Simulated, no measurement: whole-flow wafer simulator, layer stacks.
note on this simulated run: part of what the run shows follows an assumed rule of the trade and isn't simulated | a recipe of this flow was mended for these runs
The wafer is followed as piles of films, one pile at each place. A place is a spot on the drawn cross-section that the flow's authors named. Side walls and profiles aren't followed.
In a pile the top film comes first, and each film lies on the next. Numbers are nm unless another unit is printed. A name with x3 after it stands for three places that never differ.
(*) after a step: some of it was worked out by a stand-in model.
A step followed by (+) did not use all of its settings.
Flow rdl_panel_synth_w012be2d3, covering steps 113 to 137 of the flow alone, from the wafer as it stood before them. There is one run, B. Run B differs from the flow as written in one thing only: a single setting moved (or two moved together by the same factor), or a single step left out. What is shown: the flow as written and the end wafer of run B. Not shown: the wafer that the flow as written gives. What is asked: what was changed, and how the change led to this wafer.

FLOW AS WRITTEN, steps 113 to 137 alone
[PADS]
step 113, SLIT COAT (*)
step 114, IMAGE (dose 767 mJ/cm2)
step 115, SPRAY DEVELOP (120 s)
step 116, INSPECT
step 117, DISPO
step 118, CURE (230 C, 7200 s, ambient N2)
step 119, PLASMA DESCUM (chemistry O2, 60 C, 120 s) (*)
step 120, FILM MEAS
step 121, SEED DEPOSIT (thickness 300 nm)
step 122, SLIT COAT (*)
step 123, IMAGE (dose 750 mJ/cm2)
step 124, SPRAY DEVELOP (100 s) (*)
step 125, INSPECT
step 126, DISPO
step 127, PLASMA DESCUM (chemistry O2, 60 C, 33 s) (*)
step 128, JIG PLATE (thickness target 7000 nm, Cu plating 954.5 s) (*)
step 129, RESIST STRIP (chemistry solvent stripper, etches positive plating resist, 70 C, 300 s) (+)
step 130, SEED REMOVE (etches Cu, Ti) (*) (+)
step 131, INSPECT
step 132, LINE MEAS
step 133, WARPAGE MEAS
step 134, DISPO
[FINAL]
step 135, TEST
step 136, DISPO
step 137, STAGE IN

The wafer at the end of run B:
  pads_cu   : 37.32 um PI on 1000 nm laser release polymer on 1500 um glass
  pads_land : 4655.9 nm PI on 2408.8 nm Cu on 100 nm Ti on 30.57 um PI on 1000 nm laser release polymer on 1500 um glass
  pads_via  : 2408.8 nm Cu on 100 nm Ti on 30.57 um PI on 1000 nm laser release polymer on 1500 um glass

What caused this: step 128, JIG PLATE: thickness target 7000 nm, Cu plating 954.5 s (*), was skipped.

How this came from the change, step by step:
  step 130, SEED REMOVE (etches Cu, Ti) (*) (+)
      pads_cu, pads_land, pads_via: -300 Cu (all of it), -100 Ti (all of it) (it would be, as written: -390 Cu)
With metal films that touch counted as one body, pads_cu has 0 bodies; the flow as written gives 1 body.
With metal films that touch counted as one body, pads_land has 1 body; the flow as written gives 2 bodies (between them, from the top down: PI 4655.9).
